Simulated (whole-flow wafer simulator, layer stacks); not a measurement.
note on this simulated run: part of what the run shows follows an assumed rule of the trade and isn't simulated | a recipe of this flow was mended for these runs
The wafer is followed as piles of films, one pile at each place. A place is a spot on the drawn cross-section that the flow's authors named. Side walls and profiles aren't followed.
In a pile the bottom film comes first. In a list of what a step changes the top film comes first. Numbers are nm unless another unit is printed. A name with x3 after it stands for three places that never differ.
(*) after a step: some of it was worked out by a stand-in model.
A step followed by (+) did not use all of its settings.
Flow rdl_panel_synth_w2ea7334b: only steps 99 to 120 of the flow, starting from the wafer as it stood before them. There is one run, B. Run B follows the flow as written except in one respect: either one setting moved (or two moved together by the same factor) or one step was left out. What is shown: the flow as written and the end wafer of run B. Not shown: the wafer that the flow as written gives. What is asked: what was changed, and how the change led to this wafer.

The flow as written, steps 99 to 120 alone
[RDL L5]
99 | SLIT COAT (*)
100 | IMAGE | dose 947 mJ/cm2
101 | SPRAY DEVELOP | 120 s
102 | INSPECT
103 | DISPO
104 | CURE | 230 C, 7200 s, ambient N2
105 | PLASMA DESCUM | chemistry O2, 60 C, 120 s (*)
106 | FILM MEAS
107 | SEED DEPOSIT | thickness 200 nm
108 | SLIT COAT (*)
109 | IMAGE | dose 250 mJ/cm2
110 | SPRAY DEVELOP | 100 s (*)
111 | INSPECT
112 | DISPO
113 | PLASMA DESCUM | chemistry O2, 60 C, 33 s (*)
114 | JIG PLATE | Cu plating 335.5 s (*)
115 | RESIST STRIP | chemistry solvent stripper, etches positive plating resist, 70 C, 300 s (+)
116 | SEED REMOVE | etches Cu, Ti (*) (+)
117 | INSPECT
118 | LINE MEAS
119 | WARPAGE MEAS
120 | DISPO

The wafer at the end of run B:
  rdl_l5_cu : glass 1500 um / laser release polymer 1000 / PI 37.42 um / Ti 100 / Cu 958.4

The reason: step 114, JIG PLATE: Cu plating 138.4 s was run, though the flow has Cu plating 335.5 s.

How this came from the change, step by step:
  114 | JIG PLATE | Cu plating 335.5 s (*)
      rdl_l5_cu, rdl_l5_land, rdl_l5_via, pads_land x2: +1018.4 Cu (it would be, as written: +2468.8 Cu)
